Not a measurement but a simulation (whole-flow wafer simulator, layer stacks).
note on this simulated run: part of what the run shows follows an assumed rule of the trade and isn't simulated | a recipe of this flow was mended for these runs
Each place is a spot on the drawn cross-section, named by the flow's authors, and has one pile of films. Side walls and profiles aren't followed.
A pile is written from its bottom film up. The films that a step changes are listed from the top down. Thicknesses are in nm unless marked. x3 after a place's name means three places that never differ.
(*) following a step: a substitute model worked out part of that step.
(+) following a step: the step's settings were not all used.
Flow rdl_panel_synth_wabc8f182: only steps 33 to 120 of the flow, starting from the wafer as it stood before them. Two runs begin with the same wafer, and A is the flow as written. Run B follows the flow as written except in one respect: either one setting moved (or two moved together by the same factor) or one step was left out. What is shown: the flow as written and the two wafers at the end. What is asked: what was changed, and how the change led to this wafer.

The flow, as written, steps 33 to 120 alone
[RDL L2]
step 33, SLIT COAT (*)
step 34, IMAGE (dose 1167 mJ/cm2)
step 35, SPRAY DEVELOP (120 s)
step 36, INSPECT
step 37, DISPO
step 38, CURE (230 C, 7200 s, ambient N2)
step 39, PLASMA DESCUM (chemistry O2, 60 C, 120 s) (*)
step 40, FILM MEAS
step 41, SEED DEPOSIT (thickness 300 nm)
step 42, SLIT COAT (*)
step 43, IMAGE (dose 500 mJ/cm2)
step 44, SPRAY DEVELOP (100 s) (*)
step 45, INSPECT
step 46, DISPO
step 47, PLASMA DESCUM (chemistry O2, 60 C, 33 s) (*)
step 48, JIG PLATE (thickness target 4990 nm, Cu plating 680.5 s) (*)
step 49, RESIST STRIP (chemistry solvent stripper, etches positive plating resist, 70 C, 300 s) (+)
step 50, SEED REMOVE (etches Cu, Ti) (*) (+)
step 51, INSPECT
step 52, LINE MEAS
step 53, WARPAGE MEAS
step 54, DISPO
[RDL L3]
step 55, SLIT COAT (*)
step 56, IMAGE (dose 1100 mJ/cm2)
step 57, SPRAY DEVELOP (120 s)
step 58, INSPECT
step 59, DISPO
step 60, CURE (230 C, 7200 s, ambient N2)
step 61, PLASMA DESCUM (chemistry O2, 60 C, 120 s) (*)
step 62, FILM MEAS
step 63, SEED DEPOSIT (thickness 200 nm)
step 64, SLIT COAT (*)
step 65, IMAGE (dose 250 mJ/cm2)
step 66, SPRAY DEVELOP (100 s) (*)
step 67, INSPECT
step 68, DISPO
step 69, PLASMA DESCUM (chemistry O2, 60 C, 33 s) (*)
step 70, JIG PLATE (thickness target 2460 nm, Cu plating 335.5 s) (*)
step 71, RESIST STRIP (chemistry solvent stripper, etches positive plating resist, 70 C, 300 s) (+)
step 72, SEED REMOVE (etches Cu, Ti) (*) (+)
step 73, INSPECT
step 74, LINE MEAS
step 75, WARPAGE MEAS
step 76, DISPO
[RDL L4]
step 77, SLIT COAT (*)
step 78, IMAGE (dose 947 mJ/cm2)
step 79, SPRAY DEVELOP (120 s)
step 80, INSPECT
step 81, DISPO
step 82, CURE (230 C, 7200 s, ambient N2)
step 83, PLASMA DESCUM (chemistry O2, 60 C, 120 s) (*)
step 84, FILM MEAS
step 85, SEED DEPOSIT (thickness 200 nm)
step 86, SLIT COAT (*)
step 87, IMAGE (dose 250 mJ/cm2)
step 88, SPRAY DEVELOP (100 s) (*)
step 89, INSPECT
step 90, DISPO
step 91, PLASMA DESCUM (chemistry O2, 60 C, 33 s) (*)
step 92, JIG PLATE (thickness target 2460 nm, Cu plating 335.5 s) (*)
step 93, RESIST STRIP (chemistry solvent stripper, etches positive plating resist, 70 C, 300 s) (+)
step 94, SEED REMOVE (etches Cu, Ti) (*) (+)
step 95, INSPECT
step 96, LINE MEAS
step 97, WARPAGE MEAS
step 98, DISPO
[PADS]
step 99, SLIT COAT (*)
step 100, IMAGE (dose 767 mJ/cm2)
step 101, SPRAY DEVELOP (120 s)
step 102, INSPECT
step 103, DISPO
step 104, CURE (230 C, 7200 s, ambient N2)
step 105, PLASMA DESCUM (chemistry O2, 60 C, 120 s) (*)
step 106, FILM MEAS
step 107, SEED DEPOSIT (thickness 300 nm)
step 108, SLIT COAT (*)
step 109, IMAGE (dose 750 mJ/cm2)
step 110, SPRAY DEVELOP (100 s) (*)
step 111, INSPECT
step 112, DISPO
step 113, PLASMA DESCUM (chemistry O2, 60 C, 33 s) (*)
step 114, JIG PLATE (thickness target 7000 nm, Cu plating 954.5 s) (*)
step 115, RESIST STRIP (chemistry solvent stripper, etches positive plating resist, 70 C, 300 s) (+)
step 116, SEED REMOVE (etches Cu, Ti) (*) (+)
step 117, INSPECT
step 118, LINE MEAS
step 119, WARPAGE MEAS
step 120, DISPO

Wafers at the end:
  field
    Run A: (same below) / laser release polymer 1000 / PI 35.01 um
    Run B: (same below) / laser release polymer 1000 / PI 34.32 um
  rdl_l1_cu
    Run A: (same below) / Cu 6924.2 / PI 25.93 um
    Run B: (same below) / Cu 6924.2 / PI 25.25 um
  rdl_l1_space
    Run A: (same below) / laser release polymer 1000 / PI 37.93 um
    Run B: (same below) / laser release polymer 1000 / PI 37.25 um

What caused this: step 48, JIG PLATE: Cu plating 374.3 s was run, while the flow as written has Cu plating 680.5 s.

How this came from the change, step by step:
  step 48, JIG PLATE (thickness target 4990 nm, Cu plating 680.5 s) (*)
      rdl_l2_cu, rdl_l2_land, rdl_l2_via, rdl_l2_rim, rdl_l3_land, rdl_l3_via: A Cu gains 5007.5 | B Cu gains 2754.3
  step 55, SLIT COAT (*)
      rdl_l2_space: A PI gains 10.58 um | B PI gains 8772.7
      rdl_l2_via: A PI gains 10.74 um (new film) | B PI gains 9601.5 (new film)
      (as well as at 18 more places)
  step 64, SLIT COAT (*)
      rdl_l2_cu: A ILINE-POS-THICK-GRADE-A gains 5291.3 (new film) | B ILINE-POS-THICK-GRADE-A gains 5139.3 (new film)
      rdl_l2_space: A ILINE-POS-THICK-GRADE-A gains 5624.6 (new film) | B ILINE-POS-THICK-GRADE-A gains 5332.6 (new film)
      (as well as at 7 more places)
  step 66, SPRAY DEVELOP (100 s) (*)
      rdl_l3_cu: A ILINE-POS-THICK-GRADE-A loses 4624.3 (all of it) | B ILINE-POS-THICK-GRADE-A loses 4459.4 (all of it)
      rdl_l3_land: A ILINE-POS-THICK-GRADE-A loses 2880.1 (all of it) | B ILINE-POS-THICK-GRADE-A loses 3033.3 (all of it)
      (as well as at 1 more place)
  step 71, RESIST STRIP (chemistry solvent stripper, etches positive plating resist, 70 C, 300 s) (+)
      rdl_l2_cu: A ILINE-POS-THICK-GRADE-A loses 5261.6 (all of it) | B ILINE-POS-THICK-GRADE-A loses 5109.6 (all of it)
      rdl_l2_space: A ILINE-POS-THICK-GRADE-A loses 5594.9 (all of it) | B ILINE-POS-THICK-GRADE-A loses 5302.9 (all of it)
      (as well as at 4 more places)
  step 77, SLIT COAT (*)
      rdl_l2_space: A PI gains 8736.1 | B PI gains 8443.6
      rdl_l1_rim: A PI gains 8189.4 | B PI gains 7838.1
      (as well as at 5 more places)
  step 86, SLIT COAT (*)
      rdl_l2_cu: A ILINE-POS-THICK-GRADE-A gains 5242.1 (new film) | B ILINE-POS-THICK-GRADE-A gains 5115.6 (new film)
      rdl_l2_space: A ILINE-POS-THICK-GRADE-A gains 5237.3 (new film) | B ILINE-POS-THICK-GRADE-A gains 5112.9 (new film)
      (as well as at 2 more places)
  step 93, RESIST STRIP (chemistry solvent stripper, etches positive plating resist, 70 C, 300 s) (+)
      rdl_l2_cu: A ILINE-POS-THICK-GRADE-A loses 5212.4 (all of it) | B ILINE-POS-THICK-GRADE-A loses 5085.9 (all of it)
      rdl_l2_space: A ILINE-POS-THICK-GRADE-A loses 5207.6 (all of it) | B ILINE-POS-THICK-GRADE-A loses 5083.2 (all of it)
      (as well as at 2 more places)
  step 99, SLIT COAT (*)
      rdl_l2_via: A PI gains 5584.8 | B PI gains 5811.1
  step 108, SLIT COAT (*)
      rdl_l2_cu, rdl_l2_space: A ILINE-POS-THICK-GRADE-A gains 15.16 um (new film) | B ILINE-POS-THICK-GRADE-A gains 15.07 um (new film)
      rdl_l1_space: A ILINE-POS-THICK-GRADE-A gains 15.01 um (new film) | B ILINE-POS-THICK-GRADE-A gains 15.02 um (new film)
      (as well as at 8 more places)
  step 115, RESIST STRIP (chemistry solvent stripper, etches positive plating resist, 70 C, 300 s) (+)
      rdl_l2_cu, rdl_l2_space: A ILINE-POS-THICK-GRADE-A loses 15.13 um (all of it) | B ILINE-POS-THICK-GRADE-A loses 15.04 um (all of it)
      rdl_l1_space: A ILINE-POS-THICK-GRADE-A loses 14.98 um (all of it) | B ILINE-POS-THICK-GRADE-A loses 14.99 um (all of it)
      (as well as at 8 more places)
